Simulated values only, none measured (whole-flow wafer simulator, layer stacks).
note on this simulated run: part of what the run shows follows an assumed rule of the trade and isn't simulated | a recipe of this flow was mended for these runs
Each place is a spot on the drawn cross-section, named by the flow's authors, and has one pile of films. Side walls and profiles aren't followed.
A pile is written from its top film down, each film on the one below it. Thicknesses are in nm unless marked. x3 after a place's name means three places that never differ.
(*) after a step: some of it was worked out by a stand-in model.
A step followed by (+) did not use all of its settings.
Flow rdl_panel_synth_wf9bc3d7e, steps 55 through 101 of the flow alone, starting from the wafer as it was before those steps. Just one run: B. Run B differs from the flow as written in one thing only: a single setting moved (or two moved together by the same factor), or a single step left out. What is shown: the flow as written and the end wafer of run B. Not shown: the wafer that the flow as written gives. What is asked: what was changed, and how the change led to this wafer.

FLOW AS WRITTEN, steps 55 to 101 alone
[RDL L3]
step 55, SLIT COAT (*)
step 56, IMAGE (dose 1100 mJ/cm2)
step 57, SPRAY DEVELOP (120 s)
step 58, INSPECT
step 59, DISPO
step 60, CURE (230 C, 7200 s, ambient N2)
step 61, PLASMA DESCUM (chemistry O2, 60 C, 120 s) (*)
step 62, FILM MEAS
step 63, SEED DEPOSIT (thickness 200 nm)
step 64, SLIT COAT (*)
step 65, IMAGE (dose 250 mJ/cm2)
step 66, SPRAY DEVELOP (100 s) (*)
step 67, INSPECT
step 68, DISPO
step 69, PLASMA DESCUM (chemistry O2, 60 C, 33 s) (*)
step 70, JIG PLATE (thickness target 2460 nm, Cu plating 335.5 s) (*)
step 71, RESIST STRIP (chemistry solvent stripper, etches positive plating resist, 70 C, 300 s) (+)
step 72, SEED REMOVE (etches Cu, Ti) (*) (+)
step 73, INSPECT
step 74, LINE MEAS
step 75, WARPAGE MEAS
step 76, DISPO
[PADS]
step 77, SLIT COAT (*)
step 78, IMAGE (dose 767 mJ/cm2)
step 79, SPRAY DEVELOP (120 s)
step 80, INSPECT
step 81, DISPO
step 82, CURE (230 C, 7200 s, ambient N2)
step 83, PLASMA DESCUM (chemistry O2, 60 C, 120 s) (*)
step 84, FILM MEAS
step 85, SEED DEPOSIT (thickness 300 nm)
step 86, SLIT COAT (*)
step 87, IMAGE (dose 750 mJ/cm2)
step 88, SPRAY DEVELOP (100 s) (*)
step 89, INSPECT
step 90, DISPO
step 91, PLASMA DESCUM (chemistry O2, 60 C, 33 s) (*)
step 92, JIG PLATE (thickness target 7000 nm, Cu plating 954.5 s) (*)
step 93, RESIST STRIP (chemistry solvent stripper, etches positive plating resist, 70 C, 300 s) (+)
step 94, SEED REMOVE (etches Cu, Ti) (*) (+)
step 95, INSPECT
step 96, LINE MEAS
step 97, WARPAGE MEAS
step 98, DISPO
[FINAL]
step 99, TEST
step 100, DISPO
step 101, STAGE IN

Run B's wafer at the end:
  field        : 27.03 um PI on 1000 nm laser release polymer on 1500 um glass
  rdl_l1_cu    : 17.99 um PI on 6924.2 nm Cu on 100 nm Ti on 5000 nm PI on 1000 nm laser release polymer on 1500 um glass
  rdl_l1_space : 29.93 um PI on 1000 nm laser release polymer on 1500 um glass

Cause: step 70, JIG PLATE: Cu plating 385.8 s was run, though the flow has Cu plating 335.5 s.

Step by step, how the change led to this:
  step 70, JIG PLATE (thickness target 2460 nm, Cu plating 335.5 s) (*)
      rdl_l3_cu, rdl_l3_land, rdl_l3_via, pads_land, pads_via: +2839 Cu (as written it would have been: +2468.8 Cu)
  step 77, SLIT COAT (*)
      field: +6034 PI (as written it would have been: +5893.8 PI)
      rdl_l1_cu: +5912.7 PI (as written it would have been: +5773.5 PI)
      (also at 13 further places)
  step 86, SLIT COAT (*)
      rdl_l1_cu: +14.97 um ILINE-POS-THICK-GRADE-A (new film) (as written it would have been: +14.96 um ILINE-POS-THICK-GRADE-A (new film))
      rdl_l2_land: +14.63 um ILINE-POS-THICK-GRADE-A (new film) (as written it would have been: +14.62 um ILINE-POS-THICK-GRADE-A (new film))
      (also at 10 further places)
  step 88, SPRAY DEVELOP (100 s) (*)
      pads_cu: -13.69 um ILINE-POS-THICK-GRADE-A (all of it) (as written it would have been: -13.68 um ILINE-POS-THICK-GRADE-A (all of it))
      pads_land: -13.08 um ILINE-POS-THICK-GRADE-A (all of it) (as written it would have been: -13.11 um ILINE-POS-THICK-GRADE-A (all of it))
      (also at 1 further place)
  step 92, JIG PLATE (thickness target 7000 nm, Cu plating 954.5 s) (*)
      pads_via: +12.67 um Au/Ni/Cu (new film) (as written it would have been: +12.72 um Au/Ni/Cu (new film))
  step 93, RESIST STRIP (chemistry solvent stripper, etches positive plating resist, 70 C, 300 s) (+)
      rdl_l1_cu: -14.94 um ILINE-POS-THICK-GRADE-A (all of it) (as written it would have been: -14.93 um ILINE-POS-THICK-GRADE-A (all of it))
      rdl_l2_land: -14.6 um ILINE-POS-THICK-GRADE-A (all of it) (as written it would have been: -14.59 um ILINE-POS-THICK-GRADE-A (all of it))
      (also at 7 further places)
